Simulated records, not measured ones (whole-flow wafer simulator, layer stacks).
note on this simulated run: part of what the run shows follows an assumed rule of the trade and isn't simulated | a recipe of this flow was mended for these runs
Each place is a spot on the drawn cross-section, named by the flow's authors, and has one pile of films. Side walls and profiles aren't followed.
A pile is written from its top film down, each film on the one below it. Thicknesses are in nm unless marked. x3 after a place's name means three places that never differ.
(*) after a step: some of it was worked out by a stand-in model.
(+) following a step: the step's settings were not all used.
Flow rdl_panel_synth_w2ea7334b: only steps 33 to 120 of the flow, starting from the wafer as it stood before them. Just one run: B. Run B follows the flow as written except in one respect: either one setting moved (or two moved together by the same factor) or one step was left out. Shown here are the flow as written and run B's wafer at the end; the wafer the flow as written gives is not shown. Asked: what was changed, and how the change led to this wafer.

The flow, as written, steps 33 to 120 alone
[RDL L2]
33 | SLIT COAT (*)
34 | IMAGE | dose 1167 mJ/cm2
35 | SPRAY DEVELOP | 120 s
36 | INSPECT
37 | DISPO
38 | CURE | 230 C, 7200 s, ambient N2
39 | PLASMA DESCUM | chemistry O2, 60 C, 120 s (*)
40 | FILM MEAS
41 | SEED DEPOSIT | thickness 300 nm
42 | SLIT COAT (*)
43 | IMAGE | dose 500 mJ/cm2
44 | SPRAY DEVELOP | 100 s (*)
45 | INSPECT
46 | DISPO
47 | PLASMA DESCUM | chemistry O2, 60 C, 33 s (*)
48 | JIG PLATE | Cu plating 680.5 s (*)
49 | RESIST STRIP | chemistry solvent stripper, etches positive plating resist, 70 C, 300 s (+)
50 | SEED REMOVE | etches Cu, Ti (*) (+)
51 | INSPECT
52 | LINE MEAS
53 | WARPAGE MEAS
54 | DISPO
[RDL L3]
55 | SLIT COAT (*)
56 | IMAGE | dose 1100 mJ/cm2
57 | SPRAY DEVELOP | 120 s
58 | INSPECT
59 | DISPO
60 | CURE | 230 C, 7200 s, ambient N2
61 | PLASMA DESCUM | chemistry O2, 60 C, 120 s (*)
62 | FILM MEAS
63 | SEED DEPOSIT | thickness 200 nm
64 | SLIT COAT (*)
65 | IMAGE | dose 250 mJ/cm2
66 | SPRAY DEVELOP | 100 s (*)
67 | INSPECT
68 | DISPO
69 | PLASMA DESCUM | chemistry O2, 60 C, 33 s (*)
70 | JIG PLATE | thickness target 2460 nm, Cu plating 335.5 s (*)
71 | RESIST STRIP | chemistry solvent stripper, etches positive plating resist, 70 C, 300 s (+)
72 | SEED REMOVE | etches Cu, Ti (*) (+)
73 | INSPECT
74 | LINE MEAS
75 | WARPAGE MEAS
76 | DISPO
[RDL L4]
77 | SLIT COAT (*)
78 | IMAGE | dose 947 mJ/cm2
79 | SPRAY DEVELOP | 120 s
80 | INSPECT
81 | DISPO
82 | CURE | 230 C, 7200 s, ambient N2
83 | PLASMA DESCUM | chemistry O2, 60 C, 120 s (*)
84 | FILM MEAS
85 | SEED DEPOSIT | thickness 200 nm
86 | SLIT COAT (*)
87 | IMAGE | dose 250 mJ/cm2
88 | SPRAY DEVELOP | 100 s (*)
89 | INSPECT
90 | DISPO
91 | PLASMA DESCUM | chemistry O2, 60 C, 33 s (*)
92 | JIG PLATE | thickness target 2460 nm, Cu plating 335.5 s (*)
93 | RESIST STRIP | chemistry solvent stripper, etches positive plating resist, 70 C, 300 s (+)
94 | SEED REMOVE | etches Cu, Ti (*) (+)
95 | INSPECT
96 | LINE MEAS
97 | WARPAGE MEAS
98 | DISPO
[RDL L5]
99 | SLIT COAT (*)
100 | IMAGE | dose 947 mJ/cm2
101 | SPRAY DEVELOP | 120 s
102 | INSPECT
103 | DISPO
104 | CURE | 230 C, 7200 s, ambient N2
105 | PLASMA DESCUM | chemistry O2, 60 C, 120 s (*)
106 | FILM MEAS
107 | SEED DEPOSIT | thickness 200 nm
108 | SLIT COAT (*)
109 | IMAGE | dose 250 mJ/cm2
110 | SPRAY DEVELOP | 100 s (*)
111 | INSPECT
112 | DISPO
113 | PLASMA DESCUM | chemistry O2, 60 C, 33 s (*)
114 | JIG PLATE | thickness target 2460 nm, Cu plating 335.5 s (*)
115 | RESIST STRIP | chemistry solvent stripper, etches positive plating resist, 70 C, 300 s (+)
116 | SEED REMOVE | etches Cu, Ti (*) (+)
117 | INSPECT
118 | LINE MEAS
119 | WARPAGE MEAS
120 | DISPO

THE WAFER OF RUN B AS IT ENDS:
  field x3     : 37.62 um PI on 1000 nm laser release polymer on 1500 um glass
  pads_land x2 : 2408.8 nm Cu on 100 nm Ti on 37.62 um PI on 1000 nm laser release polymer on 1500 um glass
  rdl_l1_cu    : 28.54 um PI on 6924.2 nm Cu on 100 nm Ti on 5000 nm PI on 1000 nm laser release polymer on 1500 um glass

What caused this: step 48, JIG PLATE: Cu plating 843.8 s was run, while the flow as written has Cu plating 680.5 s.

How this came from the change, step by step:
  48 | JIG PLATE | Cu plating 680.5 s (*)
      rdl_l2_cu, rdl_l2_land, rdl_l2_via, rdl_l2_rim, rdl_l3_land, rdl_l3_via: Cu gains 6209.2 (in the flow as written it would be: Cu gains 5007.5)
  55 | SLIT COAT (*)
      rdl_l3_cu, rdl_l3_space: PI gains 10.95 um (in the flow as written it would be: PI gains 9998.1)
      rdl_l1_rim: PI gains 10.08 um (in the flow as written it would be: PI gains 9173.5)
      (also at 20 further places)
  64 | SLIT COAT (*)
      rdl_l2_via: ILINE-POS-THICK-GRADE-A gains 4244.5 (new film) (in the flow as written it would be: ILINE-POS-THICK-GRADE-A gains 4385.9 (new film))
      rdl_l3_land: ILINE-POS-THICK-GRADE-A gains 2817.5 (new film) (in the flow as written it would be: ILINE-POS-THICK-GRADE-A gains 2880.1 (new film))
  66 | SPRAY DEVELOP | 100 s (*)
      rdl_l3_land: ILINE-POS-THICK-GRADE-A loses 2817.5 (all of it) (in the flow as written it would be: ILINE-POS-THICK-GRADE-A loses 2880.1 (all of it))
  71 | RESIST STRIP | chemistry solvent stripper, etches positive plating resist, 70 C, 300 s (+)
      rdl_l2_via: ILINE-POS-THICK-GRADE-A loses 4214.8 (all of it) (in the flow as written it would be: ILINE-POS-THICK-GRADE-A loses 4356.2 (all of it))
  77 | SLIT COAT (*)
      rdl_l3_land: PI gains 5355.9 (new film) (in the flow as written it would be: PI gains 5476.5 (new film))
      rdl_l3_via: PI gains 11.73 um (new film) (in the flow as written it would be: PI gains 11.89 um (new film))
